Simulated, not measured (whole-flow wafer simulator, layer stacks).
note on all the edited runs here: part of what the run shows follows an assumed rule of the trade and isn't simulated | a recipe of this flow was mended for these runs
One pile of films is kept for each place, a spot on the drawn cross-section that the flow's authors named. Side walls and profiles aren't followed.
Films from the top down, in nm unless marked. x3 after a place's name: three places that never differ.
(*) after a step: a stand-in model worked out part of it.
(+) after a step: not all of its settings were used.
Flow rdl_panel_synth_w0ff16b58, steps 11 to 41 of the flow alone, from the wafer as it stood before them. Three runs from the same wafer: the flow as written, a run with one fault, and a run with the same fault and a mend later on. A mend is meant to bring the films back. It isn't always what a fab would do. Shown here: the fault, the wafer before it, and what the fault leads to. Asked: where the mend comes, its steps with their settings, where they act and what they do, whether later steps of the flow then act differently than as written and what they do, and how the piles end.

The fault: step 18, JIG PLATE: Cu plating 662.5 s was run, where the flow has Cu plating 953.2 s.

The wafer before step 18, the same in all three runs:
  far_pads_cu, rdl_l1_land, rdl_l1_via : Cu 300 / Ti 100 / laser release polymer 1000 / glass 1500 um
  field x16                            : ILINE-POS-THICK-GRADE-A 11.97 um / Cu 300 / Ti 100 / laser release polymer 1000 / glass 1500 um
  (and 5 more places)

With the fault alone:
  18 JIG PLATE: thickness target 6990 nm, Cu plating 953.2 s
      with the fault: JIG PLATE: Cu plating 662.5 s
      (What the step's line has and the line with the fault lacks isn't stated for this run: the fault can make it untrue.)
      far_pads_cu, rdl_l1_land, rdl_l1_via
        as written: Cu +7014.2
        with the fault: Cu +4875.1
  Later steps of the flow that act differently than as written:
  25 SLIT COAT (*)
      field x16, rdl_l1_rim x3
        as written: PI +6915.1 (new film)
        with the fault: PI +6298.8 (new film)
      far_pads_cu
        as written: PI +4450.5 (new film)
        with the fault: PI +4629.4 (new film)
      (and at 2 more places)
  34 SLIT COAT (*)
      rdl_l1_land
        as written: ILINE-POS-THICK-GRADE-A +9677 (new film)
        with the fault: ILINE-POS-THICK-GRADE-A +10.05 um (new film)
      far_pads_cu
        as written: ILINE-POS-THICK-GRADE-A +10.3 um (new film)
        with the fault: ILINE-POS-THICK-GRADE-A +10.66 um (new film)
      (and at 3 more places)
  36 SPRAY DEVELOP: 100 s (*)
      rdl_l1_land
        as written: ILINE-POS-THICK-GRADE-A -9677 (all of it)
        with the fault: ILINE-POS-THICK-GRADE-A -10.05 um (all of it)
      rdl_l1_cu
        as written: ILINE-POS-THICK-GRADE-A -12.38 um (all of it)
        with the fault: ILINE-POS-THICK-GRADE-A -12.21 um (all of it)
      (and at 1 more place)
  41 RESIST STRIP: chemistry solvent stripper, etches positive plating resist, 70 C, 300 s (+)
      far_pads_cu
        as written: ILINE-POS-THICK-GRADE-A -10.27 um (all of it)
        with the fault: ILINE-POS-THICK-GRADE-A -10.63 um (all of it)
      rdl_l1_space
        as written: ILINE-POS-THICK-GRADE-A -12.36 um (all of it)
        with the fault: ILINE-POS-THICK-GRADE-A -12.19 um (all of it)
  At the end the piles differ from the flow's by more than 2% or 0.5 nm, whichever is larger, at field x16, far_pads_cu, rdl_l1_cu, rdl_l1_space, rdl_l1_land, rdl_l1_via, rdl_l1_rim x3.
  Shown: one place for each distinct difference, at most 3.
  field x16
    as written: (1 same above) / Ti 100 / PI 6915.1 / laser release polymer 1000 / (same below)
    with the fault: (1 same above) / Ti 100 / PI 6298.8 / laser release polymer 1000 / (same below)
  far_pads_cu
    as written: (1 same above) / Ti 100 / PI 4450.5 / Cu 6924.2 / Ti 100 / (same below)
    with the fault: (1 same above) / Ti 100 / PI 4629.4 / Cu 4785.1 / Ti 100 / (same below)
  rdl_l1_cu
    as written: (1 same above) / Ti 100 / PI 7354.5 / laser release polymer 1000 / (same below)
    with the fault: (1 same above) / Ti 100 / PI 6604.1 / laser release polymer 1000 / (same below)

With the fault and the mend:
  The mend comes after step 18.
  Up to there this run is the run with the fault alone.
  18a JIG PLATE: Cu plating 290.7 s (the flow's step 18 once more, with other settings)
      far_pads_cu, rdl_l1_land, rdl_l1_via
        Cu +2139.2
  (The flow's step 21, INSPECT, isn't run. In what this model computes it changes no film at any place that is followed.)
  No later step of the flow acts differently than as written at any place that is followed.
  At the end the piles are the same as the flow's at every place that both follow.
